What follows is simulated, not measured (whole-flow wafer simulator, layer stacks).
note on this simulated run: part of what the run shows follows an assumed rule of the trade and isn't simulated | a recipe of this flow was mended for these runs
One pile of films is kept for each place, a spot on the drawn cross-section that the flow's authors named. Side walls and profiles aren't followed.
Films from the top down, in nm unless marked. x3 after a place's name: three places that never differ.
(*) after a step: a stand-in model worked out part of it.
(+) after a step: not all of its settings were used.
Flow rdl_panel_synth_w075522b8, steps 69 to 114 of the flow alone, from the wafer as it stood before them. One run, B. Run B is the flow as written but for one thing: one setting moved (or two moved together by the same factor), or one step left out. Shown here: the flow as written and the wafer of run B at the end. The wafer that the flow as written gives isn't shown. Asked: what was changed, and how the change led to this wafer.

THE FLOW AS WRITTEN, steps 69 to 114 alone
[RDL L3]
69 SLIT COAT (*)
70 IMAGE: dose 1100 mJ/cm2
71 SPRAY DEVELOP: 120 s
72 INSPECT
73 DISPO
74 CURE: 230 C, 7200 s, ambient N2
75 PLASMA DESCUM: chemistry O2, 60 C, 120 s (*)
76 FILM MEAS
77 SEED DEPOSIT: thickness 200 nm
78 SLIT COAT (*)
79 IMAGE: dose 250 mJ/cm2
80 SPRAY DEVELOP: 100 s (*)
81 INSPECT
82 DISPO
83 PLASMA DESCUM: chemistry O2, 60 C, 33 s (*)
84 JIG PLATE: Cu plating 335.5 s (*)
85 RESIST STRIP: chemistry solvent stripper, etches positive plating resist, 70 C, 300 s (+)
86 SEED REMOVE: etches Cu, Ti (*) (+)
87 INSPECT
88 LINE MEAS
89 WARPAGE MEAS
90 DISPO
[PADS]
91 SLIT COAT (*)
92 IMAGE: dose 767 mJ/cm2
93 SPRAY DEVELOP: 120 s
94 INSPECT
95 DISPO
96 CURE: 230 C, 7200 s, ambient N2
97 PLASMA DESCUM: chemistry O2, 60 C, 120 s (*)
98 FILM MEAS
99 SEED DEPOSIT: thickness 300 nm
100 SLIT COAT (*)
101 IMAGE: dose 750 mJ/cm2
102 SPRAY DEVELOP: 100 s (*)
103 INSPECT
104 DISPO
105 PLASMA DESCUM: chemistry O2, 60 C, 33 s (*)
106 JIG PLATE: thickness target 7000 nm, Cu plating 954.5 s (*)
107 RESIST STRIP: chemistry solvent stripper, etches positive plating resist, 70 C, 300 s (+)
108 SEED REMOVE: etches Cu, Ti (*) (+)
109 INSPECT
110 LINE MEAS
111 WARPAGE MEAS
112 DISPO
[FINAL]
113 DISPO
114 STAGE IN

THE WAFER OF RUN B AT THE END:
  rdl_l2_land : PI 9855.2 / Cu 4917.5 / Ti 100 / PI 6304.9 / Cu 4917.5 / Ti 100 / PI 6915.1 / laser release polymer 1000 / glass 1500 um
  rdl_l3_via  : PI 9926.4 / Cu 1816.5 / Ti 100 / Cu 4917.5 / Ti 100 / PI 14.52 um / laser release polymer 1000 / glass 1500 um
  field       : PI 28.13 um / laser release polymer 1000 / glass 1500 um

The cause: step 84, JIG PLATE: Cu plating 255 s was run, where the flow has Cu plating 335.5 s.

How the change led to this, step by step:
  84 JIG PLATE: Cu plating 335.5 s (*)
      rdl_l3_cu, rdl_l3_land, rdl_l3_via, pads_land, pads_via: Cu +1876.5 (as written it would be: Cu +2468.8)
  91 SLIT COAT (*)
      rdl_l3_via: PI +9926.4 (new film) (as written it would be: PI +10.46 um (new film))
      field: PI +5673.9 (as written it would be: PI +5893.8)
      (and at 15 more places)
  100 SLIT COAT (*)
      rdl_l2_space: ILINE-POS-THICK-GRADE-A +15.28 um (new film) (as written it would be: ILINE-POS-THICK-GRADE-A +15.27 um (new film))
      rdl_l2_land: ILINE-POS-THICK-GRADE-A +14.68 um (new film) (as written it would be: ILINE-POS-THICK-GRADE-A +14.69 um (new film))
      (and at 9 more places)
  102 SPRAY DEVELOP: 100 s (*)
      pads_cu: ILINE-POS-THICK-GRADE-A -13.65 um (all of it) (as written it would be: ILINE-POS-THICK-GRADE-A -13.68 um (all of it))
      pads_land: ILINE-POS-THICK-GRADE-A -13.16 um (all of it) (as written it would be: ILINE-POS-THICK-GRADE-A -13.11 um (all of it))
      (and at 1 more place)
  107 RESIST STRIP: chemistry solvent stripper, etches positive plating resist, 70 C, 300 s (+)
      rdl_l1_via: ILINE-POS-THICK-GRADE-A -14.67 um (all of it) (as written it would be: ILINE-POS-THICK-GRADE-A -14.68 um (all of it))
      rdl_l2_space: ILINE-POS-THICK-GRADE-A -15.25 um (all of it) (as written it would be: ILINE-POS-THICK-GRADE-A -15.24 um (all of it))
      (and at 7 more places)
